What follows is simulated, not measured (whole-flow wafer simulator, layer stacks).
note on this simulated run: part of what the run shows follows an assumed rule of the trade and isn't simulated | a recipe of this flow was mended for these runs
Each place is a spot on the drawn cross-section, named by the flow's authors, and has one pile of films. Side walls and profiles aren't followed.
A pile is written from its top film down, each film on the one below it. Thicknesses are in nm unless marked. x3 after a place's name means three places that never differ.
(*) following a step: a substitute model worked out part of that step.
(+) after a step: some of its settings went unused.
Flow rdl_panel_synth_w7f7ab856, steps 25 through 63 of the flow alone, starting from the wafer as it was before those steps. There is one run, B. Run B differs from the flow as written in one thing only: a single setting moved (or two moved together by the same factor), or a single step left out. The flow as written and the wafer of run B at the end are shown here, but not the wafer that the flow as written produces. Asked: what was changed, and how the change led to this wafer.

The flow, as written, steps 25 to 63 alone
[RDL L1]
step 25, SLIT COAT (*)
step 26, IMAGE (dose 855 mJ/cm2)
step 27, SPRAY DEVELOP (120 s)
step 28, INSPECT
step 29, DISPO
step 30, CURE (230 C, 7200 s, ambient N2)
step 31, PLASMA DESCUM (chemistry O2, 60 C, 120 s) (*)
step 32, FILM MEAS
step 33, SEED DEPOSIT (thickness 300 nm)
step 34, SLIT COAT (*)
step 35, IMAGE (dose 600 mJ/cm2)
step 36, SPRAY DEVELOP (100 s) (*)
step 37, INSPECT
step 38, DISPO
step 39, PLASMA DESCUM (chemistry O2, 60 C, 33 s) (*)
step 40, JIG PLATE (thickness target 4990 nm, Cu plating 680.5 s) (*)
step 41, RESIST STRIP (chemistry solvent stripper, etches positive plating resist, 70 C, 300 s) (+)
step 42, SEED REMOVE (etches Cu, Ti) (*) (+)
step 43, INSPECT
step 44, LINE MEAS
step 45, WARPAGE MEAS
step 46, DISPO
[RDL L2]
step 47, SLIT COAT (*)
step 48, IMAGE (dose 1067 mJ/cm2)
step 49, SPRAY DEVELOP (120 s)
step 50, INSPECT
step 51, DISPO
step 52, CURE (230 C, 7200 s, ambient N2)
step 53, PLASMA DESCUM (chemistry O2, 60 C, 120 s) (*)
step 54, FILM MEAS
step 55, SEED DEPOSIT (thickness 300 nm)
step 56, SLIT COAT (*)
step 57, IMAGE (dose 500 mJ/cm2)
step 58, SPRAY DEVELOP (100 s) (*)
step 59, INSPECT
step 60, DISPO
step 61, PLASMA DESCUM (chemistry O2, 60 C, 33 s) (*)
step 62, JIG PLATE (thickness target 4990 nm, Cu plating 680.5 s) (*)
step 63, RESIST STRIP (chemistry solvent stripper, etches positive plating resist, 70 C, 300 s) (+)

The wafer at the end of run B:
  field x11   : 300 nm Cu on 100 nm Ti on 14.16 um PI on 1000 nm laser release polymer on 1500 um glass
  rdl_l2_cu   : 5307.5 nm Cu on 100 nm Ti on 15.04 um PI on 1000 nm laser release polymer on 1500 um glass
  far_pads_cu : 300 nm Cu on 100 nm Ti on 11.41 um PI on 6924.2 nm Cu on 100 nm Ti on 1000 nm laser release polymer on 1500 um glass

What caused this: step 40, JIG PLATE: Cu plating 466.1 s was run, while the flow as written has Cu plating 680.5 s.

The path from the change to this, step by step:
  step 40, JIG PLATE (thickness target 4990 nm, Cu plating 680.5 s) (*)
      rdl_l1_cu, rdl_l1_land, rdl_l1_via, rdl_l1_rim, rdl_l2_land, rdl_l2_via: Cu gains 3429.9 (it would be, as written: Cu gains 5007.5)
  step 47, SLIT COAT (*)
      field x11, rdl_l2_rim x3: PI gains 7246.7 (it would be, as written: PI gains 7600.9)
      rdl_l2_cu, rdl_l2_space: PI gains 8127.3 (it would be, as written: PI gains 8899.9)
      (and at 5 other places as well)
  step 56, SLIT COAT (*)
      rdl_l2_cu, rdl_l2_space: ILINE-POS-THICK-GRADE-A gains 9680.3 (new film) (it would be, as written: ILINE-POS-THICK-GRADE-A gains 9884.2 (new film))
      far_pads_cu: ILINE-POS-THICK-GRADE-A gains 9731.6 (new film) (it would be, as written: ILINE-POS-THICK-GRADE-A gains 9933.1 (new film))
      (and at 6 other places as well)
  step 58, SPRAY DEVELOP (100 s) (*)
      rdl_l2_cu: ILINE-POS-THICK-GRADE-A loses 9680.3 (all of it) (it would be, as written: ILINE-POS-THICK-GRADE-A loses 9884.2 (all of it))
      rdl_l2_land: ILINE-POS-THICK-GRADE-A loses 7648.5 (all of it) (it would be, as written: ILINE-POS-THICK-GRADE-A loses 7416.3 (all of it))
      (and at 1 other place as well)
  step 63, RESIST STRIP (chemistry solvent stripper, etches positive plating resist, 70 C, 300 s) (+)
      far_pads_cu: ILINE-POS-THICK-GRADE-A loses 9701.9 (all of it) (it would be, as written: ILINE-POS-THICK-GRADE-A loses 9903.4 (all of it))
      rdl_l1_cu: ILINE-POS-THICK-GRADE-A loses 10.14 um (all of it) (it would be, as written: ILINE-POS-THICK-GRADE-A loses 10.01 um (all of it))
      (and at 4 other places as well)
